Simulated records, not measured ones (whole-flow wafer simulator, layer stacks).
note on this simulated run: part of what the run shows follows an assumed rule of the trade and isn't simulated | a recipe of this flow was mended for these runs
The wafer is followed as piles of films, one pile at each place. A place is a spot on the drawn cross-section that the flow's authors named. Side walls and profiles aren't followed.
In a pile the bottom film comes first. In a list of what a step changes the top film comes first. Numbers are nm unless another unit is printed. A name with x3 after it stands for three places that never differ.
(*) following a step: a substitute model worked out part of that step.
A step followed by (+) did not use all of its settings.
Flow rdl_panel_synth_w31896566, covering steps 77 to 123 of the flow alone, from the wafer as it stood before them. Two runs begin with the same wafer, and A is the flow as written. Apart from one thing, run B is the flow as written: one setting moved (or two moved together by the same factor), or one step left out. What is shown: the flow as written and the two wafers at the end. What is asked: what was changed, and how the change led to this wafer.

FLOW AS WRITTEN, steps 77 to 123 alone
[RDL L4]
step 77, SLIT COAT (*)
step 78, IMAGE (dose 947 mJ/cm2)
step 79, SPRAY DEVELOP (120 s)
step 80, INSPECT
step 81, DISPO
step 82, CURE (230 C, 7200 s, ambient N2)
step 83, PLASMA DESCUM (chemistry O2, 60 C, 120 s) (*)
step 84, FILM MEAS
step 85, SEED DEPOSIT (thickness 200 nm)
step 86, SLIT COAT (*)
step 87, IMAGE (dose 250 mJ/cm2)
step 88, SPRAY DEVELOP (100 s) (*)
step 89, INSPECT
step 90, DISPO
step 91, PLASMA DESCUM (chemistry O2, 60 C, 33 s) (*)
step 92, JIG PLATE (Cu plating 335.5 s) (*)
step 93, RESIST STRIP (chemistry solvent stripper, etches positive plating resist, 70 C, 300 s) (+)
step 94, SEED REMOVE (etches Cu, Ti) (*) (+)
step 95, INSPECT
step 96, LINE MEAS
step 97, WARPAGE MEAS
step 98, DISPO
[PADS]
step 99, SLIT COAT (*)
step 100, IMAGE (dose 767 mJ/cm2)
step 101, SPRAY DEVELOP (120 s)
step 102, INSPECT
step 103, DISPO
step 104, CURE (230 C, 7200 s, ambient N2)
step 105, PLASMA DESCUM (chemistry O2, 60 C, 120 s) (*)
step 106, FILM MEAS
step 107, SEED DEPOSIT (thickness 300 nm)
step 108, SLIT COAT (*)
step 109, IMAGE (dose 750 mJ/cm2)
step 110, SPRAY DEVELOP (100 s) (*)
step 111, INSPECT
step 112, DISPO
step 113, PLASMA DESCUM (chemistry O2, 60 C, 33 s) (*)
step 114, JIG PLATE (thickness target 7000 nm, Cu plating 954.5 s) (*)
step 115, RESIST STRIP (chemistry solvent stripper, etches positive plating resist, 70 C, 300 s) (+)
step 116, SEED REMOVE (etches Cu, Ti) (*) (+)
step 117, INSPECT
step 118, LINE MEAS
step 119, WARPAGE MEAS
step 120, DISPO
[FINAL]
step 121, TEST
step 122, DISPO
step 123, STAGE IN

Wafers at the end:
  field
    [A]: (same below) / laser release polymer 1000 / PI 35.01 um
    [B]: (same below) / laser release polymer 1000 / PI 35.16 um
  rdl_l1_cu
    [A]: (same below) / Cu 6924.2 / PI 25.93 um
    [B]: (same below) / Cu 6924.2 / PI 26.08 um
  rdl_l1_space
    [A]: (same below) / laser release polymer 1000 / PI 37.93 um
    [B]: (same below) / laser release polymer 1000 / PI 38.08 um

Cause: step 92, JIG PLATE: Cu plating 389.2 s was run, while the flow as written has Cu plating 335.5 s.

Step by step, how the change led to this:
  step 92, JIG PLATE (Cu plating 335.5 s) (*)
      rdl_l4_cu, rdl_l4_land, rdl_l4_via, pads_land, pads_via: A +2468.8 Cu | B +2864 Cu
  step 99, SLIT COAT (*)
      field: A +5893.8 PI | B +6043.6 PI
      rdl_l1_cu: A +5874.7 PI | B +6024.3 PI
      (and at 17 other places as well)
  step 108, SLIT COAT (*)
      rdl_l3_via: A +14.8 um ILINE-POS-THICK-GRADE-A (new film) | B +14.81 um ILINE-POS-THICK-GRADE-A (new film)
      rdl_l4_cu: A +15.12 um ILINE-POS-THICK-GRADE-A (new film) | B +15.21 um ILINE-POS-THICK-GRADE-A (new film)
      (and at 7 other places as well)
  step 110, SPRAY DEVELOP (100 s) (*)
      pads_cu: A -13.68 um ILINE-POS-THICK-GRADE-A (all of it) | B -13.7 um ILINE-POS-THICK-GRADE-A (all of it)
      pads_land: A -13.11 um ILINE-POS-THICK-GRADE-A (all of it) | B -13.08 um ILINE-POS-THICK-GRADE-A (all of it)
      (and at 1 other place as well)
  step 114, JIG PLATE (thickness target 7000 nm, Cu plating 954.5 s) (*)
      pads_via: A +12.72 um Au/Ni/Cu (new film) | B +12.67 um Au/Ni/Cu (new film)
  step 115, RESIST STRIP (chemistry solvent stripper, etches positive plating resist, 70 C, 300 s) (+)
      rdl_l3_via: A -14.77 um ILINE-POS-THICK-GRADE-A (all of it) | B -14.78 um ILINE-POS-THICK-GRADE-A (all of it)
      rdl_l4_cu: A -15.09 um ILINE-POS-THICK-GRADE-A (all of it) | B -15.18 um ILINE-POS-THICK-GRADE-A (all of it)
      (and at 4 other places as well)
